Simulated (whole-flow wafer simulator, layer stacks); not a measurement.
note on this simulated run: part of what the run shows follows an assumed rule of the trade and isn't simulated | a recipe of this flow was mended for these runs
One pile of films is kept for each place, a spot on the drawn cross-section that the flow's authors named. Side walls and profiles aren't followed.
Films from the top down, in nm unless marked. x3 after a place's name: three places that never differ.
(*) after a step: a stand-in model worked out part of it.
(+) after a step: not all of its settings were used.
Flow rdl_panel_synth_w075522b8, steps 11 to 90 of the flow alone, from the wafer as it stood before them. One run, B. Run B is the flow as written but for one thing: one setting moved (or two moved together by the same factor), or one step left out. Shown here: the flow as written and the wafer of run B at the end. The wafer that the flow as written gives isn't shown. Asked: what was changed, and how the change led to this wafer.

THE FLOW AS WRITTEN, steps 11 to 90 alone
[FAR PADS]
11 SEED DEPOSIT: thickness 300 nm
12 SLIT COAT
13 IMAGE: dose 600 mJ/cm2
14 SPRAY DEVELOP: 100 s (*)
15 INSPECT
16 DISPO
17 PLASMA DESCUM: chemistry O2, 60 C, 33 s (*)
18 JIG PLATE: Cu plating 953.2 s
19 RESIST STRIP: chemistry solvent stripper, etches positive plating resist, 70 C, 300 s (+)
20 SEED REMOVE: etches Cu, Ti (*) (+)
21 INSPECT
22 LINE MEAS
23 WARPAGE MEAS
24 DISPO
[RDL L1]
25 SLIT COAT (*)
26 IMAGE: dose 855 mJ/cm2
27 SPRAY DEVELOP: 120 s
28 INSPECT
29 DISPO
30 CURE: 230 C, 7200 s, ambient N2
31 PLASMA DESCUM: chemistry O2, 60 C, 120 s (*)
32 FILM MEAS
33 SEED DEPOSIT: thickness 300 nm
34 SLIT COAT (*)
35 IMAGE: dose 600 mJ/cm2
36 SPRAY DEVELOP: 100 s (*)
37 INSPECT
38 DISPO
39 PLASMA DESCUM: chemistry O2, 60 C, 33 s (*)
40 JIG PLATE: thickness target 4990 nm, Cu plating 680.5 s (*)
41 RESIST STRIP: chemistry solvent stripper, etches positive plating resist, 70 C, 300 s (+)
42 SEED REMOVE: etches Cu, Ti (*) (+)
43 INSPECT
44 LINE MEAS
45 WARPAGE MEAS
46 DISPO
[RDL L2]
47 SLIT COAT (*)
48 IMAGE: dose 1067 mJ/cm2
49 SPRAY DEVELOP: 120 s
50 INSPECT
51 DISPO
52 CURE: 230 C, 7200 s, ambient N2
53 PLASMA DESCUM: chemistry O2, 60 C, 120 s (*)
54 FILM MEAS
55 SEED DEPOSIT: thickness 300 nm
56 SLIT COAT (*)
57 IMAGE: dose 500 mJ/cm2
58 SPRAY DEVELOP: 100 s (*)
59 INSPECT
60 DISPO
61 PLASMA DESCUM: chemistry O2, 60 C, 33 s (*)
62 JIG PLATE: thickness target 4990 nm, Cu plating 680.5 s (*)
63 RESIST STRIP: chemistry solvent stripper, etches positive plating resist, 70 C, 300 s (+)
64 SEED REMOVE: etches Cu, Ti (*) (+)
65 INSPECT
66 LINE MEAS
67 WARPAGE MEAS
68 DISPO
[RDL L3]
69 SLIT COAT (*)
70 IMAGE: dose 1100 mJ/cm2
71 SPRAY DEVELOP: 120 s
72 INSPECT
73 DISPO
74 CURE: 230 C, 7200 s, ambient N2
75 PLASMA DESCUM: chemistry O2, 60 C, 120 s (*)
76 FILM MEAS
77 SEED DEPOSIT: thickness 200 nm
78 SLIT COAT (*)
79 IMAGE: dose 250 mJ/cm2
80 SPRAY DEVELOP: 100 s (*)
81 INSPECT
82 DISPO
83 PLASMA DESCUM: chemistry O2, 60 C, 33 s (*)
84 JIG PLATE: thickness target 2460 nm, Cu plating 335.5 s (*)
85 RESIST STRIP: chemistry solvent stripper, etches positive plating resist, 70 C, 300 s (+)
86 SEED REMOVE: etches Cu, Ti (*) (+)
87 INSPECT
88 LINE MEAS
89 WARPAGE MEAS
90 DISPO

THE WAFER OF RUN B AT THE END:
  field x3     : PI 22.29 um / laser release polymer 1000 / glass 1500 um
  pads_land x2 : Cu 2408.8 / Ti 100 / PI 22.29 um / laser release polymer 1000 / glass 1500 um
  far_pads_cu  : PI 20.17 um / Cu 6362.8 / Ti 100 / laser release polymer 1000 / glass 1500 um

The cause: step 18, JIG PLATE: Cu plating 876.9 s was run, where the flow has Cu plating 953.2 s.

How the change led to this, step by step:
  18 JIG PLATE: Cu plating 953.2 s
      far_pads_cu, rdl_l1_land, rdl_l1_via: Cu +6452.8 (as written it would be: Cu +7014.2)
  25 SLIT COAT (*)
      field x3, rdl_l2_cu, rdl_l2_space and 10 more: PI +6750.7 (new film) (as written it would be: PI +6915.1 (new film))
      rdl_l1_cu: PI +7154.7 (new film) (as written it would be: PI +7354.5 (new film))
      (and at 1 more place)
  34 SLIT COAT (*)
      far_pads_cu: ILINE-POS-THICK-GRADE-A +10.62 um (new film) (as written it would be: ILINE-POS-THICK-GRADE-A +10.3 um (new film))
      rdl_l1_cu: ILINE-POS-THICK-GRADE-A +12.74 um (new film) (as written it would be: ILINE-POS-THICK-GRADE-A +12.38 um (new film))
      (and at 3 more places)
  36 SPRAY DEVELOP: 100 s (*)
      rdl_l1_cu: ILINE-POS-THICK-GRADE-A -12.74 um (all of it) (as written it would be: ILINE-POS-THICK-GRADE-A -12.38 um (all of it))
      rdl_l1_land: ILINE-POS-THICK-GRADE-A -9977.3 (all of it) (as written it would be: ILINE-POS-THICK-GRADE-A -9677 (all of it))
      (and at 1 more place)
  41 RESIST STRIP: chemistry solvent stripper, etches positive plating resist, 70 C, 300 s (+)
      far_pads_cu: ILINE-POS-THICK-GRADE-A -10.6 um (all of it) (as written it would be: ILINE-POS-THICK-GRADE-A -10.27 um (all of it))
      rdl_l1_space: ILINE-POS-THICK-GRADE-A -12.76 um (all of it) (as written it would be: ILINE-POS-THICK-GRADE-A -12.36 um (all of it))
  56 SLIT COAT (*)
      rdl_l1_cu: ILINE-POS-THICK-GRADE-A +9969 (new film) (as written it would be: ILINE-POS-THICK-GRADE-A +10.04 um (new film))
      rdl_l1_space: ILINE-POS-THICK-GRADE-A +10.98 um (new film) (as written it would be: ILINE-POS-THICK-GRADE-A +11.02 um (new film))
  63 RESIST STRIP: chemistry solvent stripper, etches positive plating resist, 70 C, 300 s (+)
      rdl_l1_cu: ILINE-POS-THICK-GRADE-A -9939.3 (all of it) (as written it would be: ILINE-POS-THICK-GRADE-A -10.01 um (all of it))
      rdl_l1_space: ILINE-POS-THICK-GRADE-A -10.95 um (all of it) (as written it would be: ILINE-POS-THICK-GRADE-A -10.99 um (all of it))
